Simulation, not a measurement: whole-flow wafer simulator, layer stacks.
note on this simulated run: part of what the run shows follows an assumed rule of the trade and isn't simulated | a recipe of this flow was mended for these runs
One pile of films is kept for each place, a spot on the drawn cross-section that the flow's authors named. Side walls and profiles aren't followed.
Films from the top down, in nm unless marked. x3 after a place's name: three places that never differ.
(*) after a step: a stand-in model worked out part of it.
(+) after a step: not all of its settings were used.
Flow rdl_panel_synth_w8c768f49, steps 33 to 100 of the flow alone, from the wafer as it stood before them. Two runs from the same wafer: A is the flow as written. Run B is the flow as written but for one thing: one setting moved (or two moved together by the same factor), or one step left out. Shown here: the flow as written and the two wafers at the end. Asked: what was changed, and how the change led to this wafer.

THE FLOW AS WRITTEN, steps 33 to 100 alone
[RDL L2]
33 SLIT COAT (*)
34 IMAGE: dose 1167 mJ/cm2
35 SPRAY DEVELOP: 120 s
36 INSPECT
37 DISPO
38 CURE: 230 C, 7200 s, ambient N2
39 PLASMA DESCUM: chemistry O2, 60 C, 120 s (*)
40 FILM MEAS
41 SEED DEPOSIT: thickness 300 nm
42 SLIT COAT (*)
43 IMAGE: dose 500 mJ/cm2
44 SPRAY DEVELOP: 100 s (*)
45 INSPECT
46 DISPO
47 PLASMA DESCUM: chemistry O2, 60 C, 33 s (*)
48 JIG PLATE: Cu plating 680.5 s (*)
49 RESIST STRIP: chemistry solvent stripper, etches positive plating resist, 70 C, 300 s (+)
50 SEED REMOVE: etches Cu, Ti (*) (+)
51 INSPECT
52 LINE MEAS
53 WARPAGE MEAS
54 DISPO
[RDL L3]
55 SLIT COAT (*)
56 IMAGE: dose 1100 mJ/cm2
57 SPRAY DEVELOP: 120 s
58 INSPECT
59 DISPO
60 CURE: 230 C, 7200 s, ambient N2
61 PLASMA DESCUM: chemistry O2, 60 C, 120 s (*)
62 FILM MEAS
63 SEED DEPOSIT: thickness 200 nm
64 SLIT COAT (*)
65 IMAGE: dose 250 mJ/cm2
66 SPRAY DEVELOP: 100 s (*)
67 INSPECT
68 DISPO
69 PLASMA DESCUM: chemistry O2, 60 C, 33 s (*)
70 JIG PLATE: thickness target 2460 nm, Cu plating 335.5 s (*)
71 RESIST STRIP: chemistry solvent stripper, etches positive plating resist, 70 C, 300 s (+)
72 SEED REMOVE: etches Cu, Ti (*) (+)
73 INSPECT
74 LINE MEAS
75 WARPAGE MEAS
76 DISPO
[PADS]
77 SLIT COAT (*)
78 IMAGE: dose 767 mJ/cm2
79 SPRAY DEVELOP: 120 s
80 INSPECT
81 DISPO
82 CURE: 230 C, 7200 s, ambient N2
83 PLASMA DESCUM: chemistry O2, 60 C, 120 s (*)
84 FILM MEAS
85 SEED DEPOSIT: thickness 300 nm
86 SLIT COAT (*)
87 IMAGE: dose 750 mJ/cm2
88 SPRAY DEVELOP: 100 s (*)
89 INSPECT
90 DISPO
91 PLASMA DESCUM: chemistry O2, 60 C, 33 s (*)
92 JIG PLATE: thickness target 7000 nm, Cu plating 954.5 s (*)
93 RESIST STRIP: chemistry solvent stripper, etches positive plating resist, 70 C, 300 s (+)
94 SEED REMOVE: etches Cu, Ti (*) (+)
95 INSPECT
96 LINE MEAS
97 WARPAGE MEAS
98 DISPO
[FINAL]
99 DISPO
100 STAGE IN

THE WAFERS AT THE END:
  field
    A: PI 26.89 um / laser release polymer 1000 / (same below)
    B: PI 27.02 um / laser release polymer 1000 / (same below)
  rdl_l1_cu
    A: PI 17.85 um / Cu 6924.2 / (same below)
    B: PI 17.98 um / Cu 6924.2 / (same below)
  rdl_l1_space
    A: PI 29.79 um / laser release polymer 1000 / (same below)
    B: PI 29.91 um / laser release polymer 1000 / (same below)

The cause: step 48, JIG PLATE: Cu plating 734.9 s was run, where the flow has Cu plating 680.5 s.

How the change led to this, step by step:
  48 JIG PLATE: Cu plating 680.5 s (*)
      rdl_l2_cu, rdl_l2_land, rdl_l2_via, rdl_l2_rim, rdl_l3_land, rdl_l3_via: A Cu +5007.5 | B Cu +5407.9
  55 SLIT COAT (*)
      rdl_l3_cu, rdl_l3_space: A PI +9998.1 | B PI +10.31 um
      rdl_l2_space: A PI +10.58 um | B PI +10.91 um
      (and at 3 more places)
  64 SLIT COAT (*)
      rdl_l2_via: A ILINE-POS-THICK-GRADE-A +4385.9 (new film) | B ILINE-POS-THICK-GRADE-A +4264.6 (new film)
  71 RESIST STRIP: chemistry solvent stripper, etches positive plating resist, 70 C, 300 s (+)
      rdl_l2_via: A ILINE-POS-THICK-GRADE-A -4356.2 (all of it) | B ILINE-POS-THICK-GRADE-A -4234.9 (all of it)
  77 SLIT COAT (*)
      rdl_l2_via: A PI +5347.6 | B PI +5233.7
      rdl_l3_via: A PI +10.46 um (new film) | B PI +10.43 um (new film)
  86 SLIT COAT (*)
      rdl_l1_cu: A ILINE-POS-THICK-GRADE-A +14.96 um (new film) | B ILINE-POS-THICK-GRADE-A +14.97 um (new film)
      rdl_l2_cu: A ILINE-POS-THICK-GRADE-A +15.31 um (new film) | B ILINE-POS-THICK-GRADE-A +15.35 um (new film)
      (and at 8 more places)
  93 RESIST STRIP: chemistry solvent stripper, etches positive plating resist, 70 C, 300 s (+)
      rdl_l1_cu: A ILINE-POS-THICK-GRADE-A -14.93 um (all of it) | B ILINE-POS-THICK-GRADE-A -14.94 um (all of it)
      rdl_l2_cu: A ILINE-POS-THICK-GRADE-A -15.28 um (all of it) | B ILINE-POS-THICK-GRADE-A -15.32 um (all of it)
      (and at 8 more places)
